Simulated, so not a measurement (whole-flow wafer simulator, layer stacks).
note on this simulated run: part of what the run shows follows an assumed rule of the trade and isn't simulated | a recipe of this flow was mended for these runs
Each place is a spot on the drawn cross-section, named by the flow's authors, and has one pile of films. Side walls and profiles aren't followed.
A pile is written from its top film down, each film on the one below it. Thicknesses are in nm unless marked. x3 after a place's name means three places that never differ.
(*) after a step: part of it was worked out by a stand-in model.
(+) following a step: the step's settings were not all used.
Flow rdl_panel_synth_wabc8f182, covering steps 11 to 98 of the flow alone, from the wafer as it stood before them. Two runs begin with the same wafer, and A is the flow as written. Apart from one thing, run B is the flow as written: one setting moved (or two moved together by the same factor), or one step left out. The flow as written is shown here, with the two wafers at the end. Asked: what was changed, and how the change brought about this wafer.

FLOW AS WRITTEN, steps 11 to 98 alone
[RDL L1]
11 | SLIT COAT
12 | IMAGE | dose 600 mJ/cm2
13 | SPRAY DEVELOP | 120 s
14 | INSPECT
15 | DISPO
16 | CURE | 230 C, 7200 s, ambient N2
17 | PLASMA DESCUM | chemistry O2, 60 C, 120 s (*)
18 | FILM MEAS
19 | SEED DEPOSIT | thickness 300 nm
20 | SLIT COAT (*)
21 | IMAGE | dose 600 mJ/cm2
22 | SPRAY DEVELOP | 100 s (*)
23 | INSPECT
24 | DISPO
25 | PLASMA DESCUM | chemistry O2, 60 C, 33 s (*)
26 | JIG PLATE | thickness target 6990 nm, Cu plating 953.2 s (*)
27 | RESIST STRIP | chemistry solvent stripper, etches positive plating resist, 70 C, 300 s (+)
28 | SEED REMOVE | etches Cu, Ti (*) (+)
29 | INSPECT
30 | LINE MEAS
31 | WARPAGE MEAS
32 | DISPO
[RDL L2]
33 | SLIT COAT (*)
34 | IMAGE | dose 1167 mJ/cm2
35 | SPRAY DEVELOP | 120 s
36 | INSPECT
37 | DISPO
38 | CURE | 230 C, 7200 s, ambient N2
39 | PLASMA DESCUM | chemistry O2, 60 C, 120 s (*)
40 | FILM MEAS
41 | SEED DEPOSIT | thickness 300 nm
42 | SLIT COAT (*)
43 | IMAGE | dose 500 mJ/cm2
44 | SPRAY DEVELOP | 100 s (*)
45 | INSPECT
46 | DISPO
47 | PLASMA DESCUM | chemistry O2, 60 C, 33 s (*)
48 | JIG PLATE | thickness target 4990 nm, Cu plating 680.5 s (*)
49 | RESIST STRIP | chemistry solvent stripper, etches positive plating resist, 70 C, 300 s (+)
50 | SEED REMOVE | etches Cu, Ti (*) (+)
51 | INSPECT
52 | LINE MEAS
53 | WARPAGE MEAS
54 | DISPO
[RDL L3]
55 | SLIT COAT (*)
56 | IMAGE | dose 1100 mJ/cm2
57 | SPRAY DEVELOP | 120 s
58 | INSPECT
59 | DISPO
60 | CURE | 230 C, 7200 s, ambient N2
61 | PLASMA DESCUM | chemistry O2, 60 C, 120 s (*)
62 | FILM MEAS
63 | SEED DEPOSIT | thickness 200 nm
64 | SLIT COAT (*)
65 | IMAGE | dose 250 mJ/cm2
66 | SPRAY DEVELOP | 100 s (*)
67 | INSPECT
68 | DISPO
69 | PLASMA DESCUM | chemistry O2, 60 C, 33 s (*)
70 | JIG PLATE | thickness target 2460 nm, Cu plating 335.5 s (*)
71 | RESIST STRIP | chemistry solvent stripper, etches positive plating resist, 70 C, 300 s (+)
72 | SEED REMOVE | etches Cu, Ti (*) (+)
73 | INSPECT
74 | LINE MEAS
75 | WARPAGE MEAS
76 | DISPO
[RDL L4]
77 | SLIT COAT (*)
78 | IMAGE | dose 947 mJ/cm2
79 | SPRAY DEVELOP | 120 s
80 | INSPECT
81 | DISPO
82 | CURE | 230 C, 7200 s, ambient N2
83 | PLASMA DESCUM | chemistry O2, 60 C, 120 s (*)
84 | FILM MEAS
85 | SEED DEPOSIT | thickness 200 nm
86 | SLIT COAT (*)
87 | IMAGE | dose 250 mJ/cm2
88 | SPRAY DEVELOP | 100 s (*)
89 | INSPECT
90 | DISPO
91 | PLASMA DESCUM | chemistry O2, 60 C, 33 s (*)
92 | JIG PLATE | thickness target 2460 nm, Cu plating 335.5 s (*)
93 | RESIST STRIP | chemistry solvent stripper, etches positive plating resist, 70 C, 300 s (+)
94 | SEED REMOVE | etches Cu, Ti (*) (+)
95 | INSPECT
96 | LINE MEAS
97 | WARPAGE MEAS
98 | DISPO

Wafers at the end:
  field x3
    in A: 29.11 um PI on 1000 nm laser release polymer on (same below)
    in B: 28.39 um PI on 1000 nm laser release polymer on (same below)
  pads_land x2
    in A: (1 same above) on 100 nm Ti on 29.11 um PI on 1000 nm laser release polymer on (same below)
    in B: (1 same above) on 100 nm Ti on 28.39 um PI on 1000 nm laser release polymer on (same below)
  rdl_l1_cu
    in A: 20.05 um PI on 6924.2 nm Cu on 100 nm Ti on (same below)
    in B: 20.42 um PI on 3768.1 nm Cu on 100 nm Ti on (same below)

What caused this: step 26, JIG PLATE: Cu plating 524.3 s was run, while the flow as written has Cu plating 953.2 s.

Step by step, how the change led to this:
  26 | JIG PLATE | thickness target 6990 nm, Cu plating 953.2 s (*)
      rdl_l1_cu, rdl_l1_via, rdl_l1_rim, rdl_l2_land, rdl_l2_via: A +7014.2 Cu | B +3858.1 Cu
  33 | SLIT COAT (*)
      rdl_l1_space: A +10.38 um PI | B +8263.5 PI
      field x3, rdl_l3_cu, rdl_l3_space and 9 more: A +8062.5 PI | B +7342.1 PI
      (also at 6 further places)
  42 | SLIT COAT (*)
      rdl_l2_cu, rdl_l2_space: A +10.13 um ILINE-POS-THICK-GRADE-A (new film) | B +9736.8 ILINE-POS-THICK-GRADE-A (new film)
      rdl_l1_space: A +10.52 um ILINE-POS-THICK-GRADE-A (new film) | B +10.08 um ILINE-POS-THICK-GRADE-A (new film)
      (also at 4 further places)
  44 | SPRAY DEVELOP | 100 s (*)
      rdl_l2_cu: A -10.13 um ILINE-POS-THICK-GRADE-A (all of it) | B -9736.8 ILINE-POS-THICK-GRADE-A (all of it)
      rdl_l2_land: A -7139.5 ILINE-POS-THICK-GRADE-A (all of it) | B -7584.2 ILINE-POS-THICK-GRADE-A (all of it)
      (also at 1 further place)
  49 | RESIST STRIP | chemistry solvent stripper, etches positive plating resist, 70 C, 300 s (+)
      rdl_l2_space: A -10.1 um ILINE-POS-THICK-GRADE-A (all of it) | B -9707.1 ILINE-POS-THICK-GRADE-A (all of it)
      rdl_l1_space: A -10.49 um ILINE-POS-THICK-GRADE-A (all of it) | B -10.05 um ILINE-POS-THICK-GRADE-A (all of it)
      (also at 2 further places)
  55 | SLIT COAT (*)
      rdl_l1_space: A +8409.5 PI | B +8020.8 PI
      rdl_l1_via: A +8010.4 PI | B +8361 PI
      (also at 5 further places)
  64 | SLIT COAT (*)
      rdl_l1_space: A +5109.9 ILINE-POS-THICK-GRADE-A (new film) | B +4922 ILINE-POS-THICK-GRADE-A (new film)
      rdl_l1_via: A +4989.6 ILINE-POS-THICK-GRADE-A (new film) | B +5179.9 ILINE-POS-THICK-GRADE-A (new film)
      (also at 4 further places)
  71 | RESIST STRIP | chemistry solvent stripper, etches positive plating resist, 70 C, 300 s (+)
      rdl_l1_space: A -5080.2 ILINE-POS-THICK-GRADE-A (all of it) | B -4892.3 ILINE-POS-THICK-GRADE-A (all of it)
      rdl_l1_via: A -4959.9 ILINE-POS-THICK-GRADE-A (all of it) | B -5150.2 ILINE-POS-THICK-GRADE-A (all of it)
      (also at 4 further places)
  77 | SLIT COAT (*)
      rdl_l1_space: A +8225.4 PI | B +8044.5 PI
      rdl_l1_via: A +8105.1 PI | B +8285.5 PI
      (also at 3 further places)
  86 | SLIT COAT (*)
      rdl_l2_via: A +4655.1 ILINE-POS-THICK-GRADE-A (new film) | B +4760.9 ILINE-POS-THICK-GRADE-A (new film)
  93 | RESIST STRIP | chemistry solvent stripper, etches positive plating resist, 70 C, 300 s (+)
      rdl_l2_via: A -4625.4 ILINE-POS-THICK-GRADE-A (all of it) | B -4731.2 ILINE-POS-THICK-GRADE-A (all of it)
